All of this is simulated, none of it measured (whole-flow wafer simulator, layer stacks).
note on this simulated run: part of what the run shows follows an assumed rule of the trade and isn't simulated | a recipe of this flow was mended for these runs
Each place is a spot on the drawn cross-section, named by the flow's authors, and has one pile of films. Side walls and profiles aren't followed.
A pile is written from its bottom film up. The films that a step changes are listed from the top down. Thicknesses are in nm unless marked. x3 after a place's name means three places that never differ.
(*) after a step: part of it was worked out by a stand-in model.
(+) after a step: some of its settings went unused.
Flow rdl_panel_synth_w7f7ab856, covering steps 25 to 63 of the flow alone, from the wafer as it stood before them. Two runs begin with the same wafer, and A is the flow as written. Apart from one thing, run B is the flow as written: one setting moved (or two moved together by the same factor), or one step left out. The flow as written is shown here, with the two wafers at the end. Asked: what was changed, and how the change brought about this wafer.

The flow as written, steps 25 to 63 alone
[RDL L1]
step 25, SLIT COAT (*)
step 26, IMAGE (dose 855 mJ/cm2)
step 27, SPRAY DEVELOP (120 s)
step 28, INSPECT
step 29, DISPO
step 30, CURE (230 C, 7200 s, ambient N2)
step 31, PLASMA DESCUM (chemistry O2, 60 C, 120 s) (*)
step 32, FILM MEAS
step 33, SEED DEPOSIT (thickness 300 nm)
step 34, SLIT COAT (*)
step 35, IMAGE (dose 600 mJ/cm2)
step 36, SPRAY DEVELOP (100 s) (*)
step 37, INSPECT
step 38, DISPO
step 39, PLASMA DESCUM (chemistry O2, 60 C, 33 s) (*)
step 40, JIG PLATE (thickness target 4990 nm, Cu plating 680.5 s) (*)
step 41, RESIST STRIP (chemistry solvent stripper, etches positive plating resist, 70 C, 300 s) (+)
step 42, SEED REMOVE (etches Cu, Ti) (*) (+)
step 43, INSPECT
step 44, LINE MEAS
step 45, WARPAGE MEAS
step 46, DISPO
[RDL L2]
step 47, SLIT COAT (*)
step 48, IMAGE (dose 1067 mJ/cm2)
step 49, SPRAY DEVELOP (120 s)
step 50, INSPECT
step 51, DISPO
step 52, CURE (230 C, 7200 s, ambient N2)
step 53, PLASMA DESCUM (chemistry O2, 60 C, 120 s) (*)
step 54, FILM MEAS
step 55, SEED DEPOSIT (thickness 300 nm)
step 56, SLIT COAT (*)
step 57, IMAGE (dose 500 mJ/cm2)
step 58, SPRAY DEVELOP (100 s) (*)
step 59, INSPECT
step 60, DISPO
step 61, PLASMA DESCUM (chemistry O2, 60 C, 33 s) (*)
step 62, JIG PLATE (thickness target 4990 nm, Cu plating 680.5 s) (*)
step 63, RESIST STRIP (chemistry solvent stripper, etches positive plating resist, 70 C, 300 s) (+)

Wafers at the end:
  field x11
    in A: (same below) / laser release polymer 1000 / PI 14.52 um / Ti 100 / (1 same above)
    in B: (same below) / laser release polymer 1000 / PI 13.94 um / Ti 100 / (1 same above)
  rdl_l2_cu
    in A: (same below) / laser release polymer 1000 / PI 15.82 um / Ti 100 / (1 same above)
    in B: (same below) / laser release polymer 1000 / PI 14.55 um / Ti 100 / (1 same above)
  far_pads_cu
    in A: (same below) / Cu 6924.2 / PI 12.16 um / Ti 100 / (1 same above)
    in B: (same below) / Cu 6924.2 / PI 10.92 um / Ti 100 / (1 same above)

Cause: step 40, JIG PLATE: Cu plating 328 s was run, though the flow has Cu plating 680.5 s.

The path from the change to this, step by step:
  step 40, JIG PLATE (thickness target 4990 nm, Cu plating 680.5 s) (*)
      rdl_l1_cu, rdl_l1_land, rdl_l1_via, rdl_l1_rim, rdl_l2_land, rdl_l2_via: A +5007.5 Cu | B +2413.6 Cu
  step 47, SLIT COAT (*)
      field x11, rdl_l2_rim x3: A +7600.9 PI | B +7022.5 PI
      rdl_l2_cu, rdl_l2_space: A +8899.9 PI | B +7638.5 PI
      (and at 5 other places as well)
  step 56, SLIT COAT (*)
      rdl_l1_via: A +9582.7 ILINE-POS-THICK-GRADE-A (new film) | B +10.08 um ILINE-POS-THICK-GRADE-A (new film)
      rdl_l2_cu, rdl_l2_space: A +9884.2 ILINE-POS-THICK-GRADE-A (new film) | B +9542.5 ILINE-POS-THICK-GRADE-A (new film)
      (and at 7 other places as well)
  step 58, SPRAY DEVELOP (100 s) (*)
      rdl_l2_cu: A -9884.2 ILINE-POS-THICK-GRADE-A (all of it) | B -9542.5 ILINE-POS-THICK-GRADE-A (all of it)
      rdl_l2_land: A -7416.3 ILINE-POS-THICK-GRADE-A (all of it) | B -7805.1 ILINE-POS-THICK-GRADE-A (all of it)
      (and at 1 other place as well)
  step 63, RESIST STRIP (chemistry solvent stripper, etches positive plating resist, 70 C, 300 s) (+)
      rdl_l1_via: A -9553 ILINE-POS-THICK-GRADE-A (all of it) | B -10.05 um ILINE-POS-THICK-GRADE-A (all of it)
      far_pads_cu: A -9903.4 ILINE-POS-THICK-GRADE-A (all of it) | B -9562.8 ILINE-POS-THICK-GRADE-A (all of it)
      (and at 5 other places as well)
